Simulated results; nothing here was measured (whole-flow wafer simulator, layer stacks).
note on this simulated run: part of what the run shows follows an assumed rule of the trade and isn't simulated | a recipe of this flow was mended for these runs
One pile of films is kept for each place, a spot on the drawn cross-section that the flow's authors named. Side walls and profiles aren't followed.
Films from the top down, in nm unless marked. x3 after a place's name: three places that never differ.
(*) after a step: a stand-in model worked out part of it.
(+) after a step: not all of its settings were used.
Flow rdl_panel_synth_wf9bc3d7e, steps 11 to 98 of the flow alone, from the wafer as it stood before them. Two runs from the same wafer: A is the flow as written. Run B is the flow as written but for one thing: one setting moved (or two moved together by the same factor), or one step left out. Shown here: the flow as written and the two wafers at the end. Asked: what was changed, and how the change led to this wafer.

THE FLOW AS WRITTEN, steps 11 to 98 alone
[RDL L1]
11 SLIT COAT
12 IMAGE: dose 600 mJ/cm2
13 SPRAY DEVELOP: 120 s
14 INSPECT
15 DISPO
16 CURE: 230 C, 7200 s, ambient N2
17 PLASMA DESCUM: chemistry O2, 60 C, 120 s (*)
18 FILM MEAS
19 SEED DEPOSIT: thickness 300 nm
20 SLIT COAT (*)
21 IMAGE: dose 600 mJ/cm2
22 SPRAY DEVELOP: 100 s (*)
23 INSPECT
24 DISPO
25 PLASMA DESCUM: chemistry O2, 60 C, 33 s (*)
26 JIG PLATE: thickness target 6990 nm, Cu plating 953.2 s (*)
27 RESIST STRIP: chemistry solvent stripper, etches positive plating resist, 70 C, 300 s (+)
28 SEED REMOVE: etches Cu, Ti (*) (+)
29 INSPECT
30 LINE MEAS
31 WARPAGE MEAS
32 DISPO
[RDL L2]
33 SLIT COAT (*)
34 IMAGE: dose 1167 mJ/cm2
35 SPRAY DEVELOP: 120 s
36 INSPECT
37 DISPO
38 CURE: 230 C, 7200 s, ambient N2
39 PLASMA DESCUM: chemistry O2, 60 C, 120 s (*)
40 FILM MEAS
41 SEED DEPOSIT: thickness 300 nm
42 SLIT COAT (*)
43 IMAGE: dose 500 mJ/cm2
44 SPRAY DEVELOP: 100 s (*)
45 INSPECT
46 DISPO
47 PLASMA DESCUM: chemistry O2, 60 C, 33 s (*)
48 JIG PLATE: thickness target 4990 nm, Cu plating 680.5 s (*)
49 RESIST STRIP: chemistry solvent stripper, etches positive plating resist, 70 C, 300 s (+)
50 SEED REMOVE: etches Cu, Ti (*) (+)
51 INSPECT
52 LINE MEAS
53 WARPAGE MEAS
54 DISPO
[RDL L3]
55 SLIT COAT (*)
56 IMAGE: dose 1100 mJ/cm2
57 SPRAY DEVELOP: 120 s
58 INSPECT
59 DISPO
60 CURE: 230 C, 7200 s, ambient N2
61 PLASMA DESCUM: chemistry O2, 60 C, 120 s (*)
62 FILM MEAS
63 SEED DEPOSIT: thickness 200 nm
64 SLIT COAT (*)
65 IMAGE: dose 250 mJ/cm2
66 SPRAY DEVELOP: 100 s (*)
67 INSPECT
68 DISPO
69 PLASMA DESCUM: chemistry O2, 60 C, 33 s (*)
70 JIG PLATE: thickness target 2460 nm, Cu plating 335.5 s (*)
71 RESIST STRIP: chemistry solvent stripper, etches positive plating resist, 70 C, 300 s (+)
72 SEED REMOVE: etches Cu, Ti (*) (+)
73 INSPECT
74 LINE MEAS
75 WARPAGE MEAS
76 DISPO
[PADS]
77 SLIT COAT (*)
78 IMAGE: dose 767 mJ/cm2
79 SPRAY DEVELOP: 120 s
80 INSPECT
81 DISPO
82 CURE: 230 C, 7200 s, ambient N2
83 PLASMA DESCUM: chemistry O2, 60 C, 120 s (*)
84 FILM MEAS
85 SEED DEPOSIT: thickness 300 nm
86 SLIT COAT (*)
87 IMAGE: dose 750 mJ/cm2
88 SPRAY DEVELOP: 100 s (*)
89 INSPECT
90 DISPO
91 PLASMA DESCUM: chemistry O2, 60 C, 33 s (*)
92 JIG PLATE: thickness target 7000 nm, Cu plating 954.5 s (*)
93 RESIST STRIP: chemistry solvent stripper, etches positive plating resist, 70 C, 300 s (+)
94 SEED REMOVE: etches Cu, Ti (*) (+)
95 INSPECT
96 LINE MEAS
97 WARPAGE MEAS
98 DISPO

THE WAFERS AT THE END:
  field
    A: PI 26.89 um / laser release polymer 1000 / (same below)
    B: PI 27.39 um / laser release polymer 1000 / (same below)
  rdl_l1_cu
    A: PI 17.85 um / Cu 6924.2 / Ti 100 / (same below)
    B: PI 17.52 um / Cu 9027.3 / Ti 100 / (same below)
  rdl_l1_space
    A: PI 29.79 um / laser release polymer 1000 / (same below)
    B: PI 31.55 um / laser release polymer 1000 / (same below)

The cause: step 26, JIG PLATE: Cu plating 1239 s was run, where the flow has Cu plating 953.2 s.

How the change led to this, step by step:
  26 JIG PLATE: thickness target 6990 nm, Cu plating 953.2 s (*)
      rdl_l1_cu, rdl_l1_via, rdl_l1_rim, rdl_l2_land, rdl_l2_via: A Cu +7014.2 | B Cu +9117.3
  33 SLIT COAT (*)
      rdl_l2_cu, rdl_l2_space: A PI +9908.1 | B PI +11 um
      field, rdl_l3_cu, rdl_l3_space and 7 more: A PI +8062.5 | B PI +8560.4
      (and at 4 more places)
  42 SLIT COAT (*)
      rdl_l1_via: A ILINE-POS-THICK-GRADE-A +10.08 um (new film) | B ILINE-POS-THICK-GRADE-A +9800.1 (new film)
      rdl_l2_cu, rdl_l2_space: A ILINE-POS-THICK-GRADE-A +10.13 um (new film) | B ILINE-POS-THICK-GRADE-A +10.36 um (new film)
      (and at 3 more places)
  44 SPRAY DEVELOP: 100 s (*)
      rdl_l2_cu: A ILINE-POS-THICK-GRADE-A -10.13 um (all of it) | B ILINE-POS-THICK-GRADE-A -10.36 um (all of it)
      rdl_l2_land: A ILINE-POS-THICK-GRADE-A -7139.5 (all of it) | B ILINE-POS-THICK-GRADE-A -6870.9 (all of it)
      (and at 1 more place)
  49 RESIST STRIP: chemistry solvent stripper, etches positive plating resist, 70 C, 300 s (+)
      rdl_l1_via: A ILINE-POS-THICK-GRADE-A -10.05 um (all of it) | B ILINE-POS-THICK-GRADE-A -9770.4 (all of it)
      rdl_l1_space: A ILINE-POS-THICK-GRADE-A -10.49 um (all of it) | B ILINE-POS-THICK-GRADE-A -10.75 um (all of it)
      (and at 1 more place)
  55 SLIT COAT (*)
      rdl_l1_space: A PI +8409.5 | B PI +8630.7
      rdl_l1_via: A PI +8010.4 | B PI +7774.1
      (and at 4 more places)
  64 SLIT COAT (*)
      rdl_l1_via: A ILINE-POS-THICK-GRADE-A +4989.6 (new film) | B ILINE-POS-THICK-GRADE-A +4844.7 (new film)
      rdl_l2_cu: A ILINE-POS-THICK-GRADE-A +5291.3 (new film) | B ILINE-POS-THICK-GRADE-A +5408.2 (new film)
      (and at 2 more places)
  71 RESIST STRIP: chemistry solvent stripper, etches positive plating resist, 70 C, 300 s (+)
      rdl_l1_via: A ILINE-POS-THICK-GRADE-A -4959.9 (all of it) | B ILINE-POS-THICK-GRADE-A -4815 (all of it)
      rdl_l2_cu: A ILINE-POS-THICK-GRADE-A -5261.6 (all of it) | B ILINE-POS-THICK-GRADE-A -5378.5 (all of it)
      (and at 2 more places)
  77 SLIT COAT (*)
      rdl_l1_via: A PI +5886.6 | B PI +5760
      rdl_l2_land: A PI +5066.5 | B PI +4950.9
      (and at 1 more place)
  86 SLIT COAT (*)
      rdl_l1_cu: A ILINE-POS-THICK-GRADE-A +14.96 um (new film) | B ILINE-POS-THICK-GRADE-A +15.01 um (new film)
      rdl_l1_space: A ILINE-POS-THICK-GRADE-A +15.05 um (new film) | B ILINE-POS-THICK-GRADE-A +15.11 um (new film)
      (and at 6 more places)
  93 RESIST STRIP: chemistry solvent stripper, etches positive plating resist, 70 C, 300 s (+)
      rdl_l1_cu: A ILINE-POS-THICK-GRADE-A -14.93 um (all of it) | B ILINE-POS-THICK-GRADE-A -14.98 um (all of it)
      rdl_l1_space: A ILINE-POS-THICK-GRADE-A -15.02 um (all of it) | B ILINE-POS-THICK-GRADE-A -15.08 um (all of it)
      (and at 6 more places)
